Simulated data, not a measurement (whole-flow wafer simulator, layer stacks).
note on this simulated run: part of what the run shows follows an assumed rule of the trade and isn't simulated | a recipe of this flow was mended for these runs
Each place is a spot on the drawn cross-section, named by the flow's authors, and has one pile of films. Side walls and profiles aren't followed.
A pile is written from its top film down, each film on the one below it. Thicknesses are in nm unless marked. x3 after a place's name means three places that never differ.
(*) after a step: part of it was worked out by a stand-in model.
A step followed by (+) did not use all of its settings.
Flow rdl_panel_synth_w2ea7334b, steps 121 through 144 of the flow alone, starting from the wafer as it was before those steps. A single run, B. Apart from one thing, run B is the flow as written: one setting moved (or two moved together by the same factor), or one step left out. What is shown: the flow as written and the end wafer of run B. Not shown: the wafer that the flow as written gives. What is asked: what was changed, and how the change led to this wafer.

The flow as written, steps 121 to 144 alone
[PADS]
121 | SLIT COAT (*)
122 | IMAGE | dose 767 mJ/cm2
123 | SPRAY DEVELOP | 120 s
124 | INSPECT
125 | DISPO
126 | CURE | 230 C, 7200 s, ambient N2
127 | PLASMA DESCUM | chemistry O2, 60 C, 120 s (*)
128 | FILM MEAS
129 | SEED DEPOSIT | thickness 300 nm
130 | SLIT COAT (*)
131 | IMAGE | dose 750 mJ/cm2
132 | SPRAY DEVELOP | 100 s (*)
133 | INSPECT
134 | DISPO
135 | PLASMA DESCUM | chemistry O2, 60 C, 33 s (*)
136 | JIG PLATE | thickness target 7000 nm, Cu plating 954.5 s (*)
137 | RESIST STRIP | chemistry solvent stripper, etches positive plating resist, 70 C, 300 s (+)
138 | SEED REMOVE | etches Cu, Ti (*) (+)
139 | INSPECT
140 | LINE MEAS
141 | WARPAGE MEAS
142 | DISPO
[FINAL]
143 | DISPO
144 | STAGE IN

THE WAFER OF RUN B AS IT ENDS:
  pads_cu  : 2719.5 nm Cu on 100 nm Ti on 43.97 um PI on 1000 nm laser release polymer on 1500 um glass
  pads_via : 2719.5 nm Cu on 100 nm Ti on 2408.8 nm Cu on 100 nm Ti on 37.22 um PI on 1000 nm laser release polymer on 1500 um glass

What caused this: step 136, JIG PLATE: Cu plating 381.8 s was run, though the flow has Cu plating 954.5 s.

How this came from the change, step by step:
  136 | JIG PLATE | thickness target 7000 nm, Cu plating 954.5 s (*)
      pads_cu, pads_land: +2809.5 Cu (in the flow as written it would be: +7023.8 Cu)
      pads_via: +2809.5 Cu (in the flow as written it would be: +8307.4 Cu)
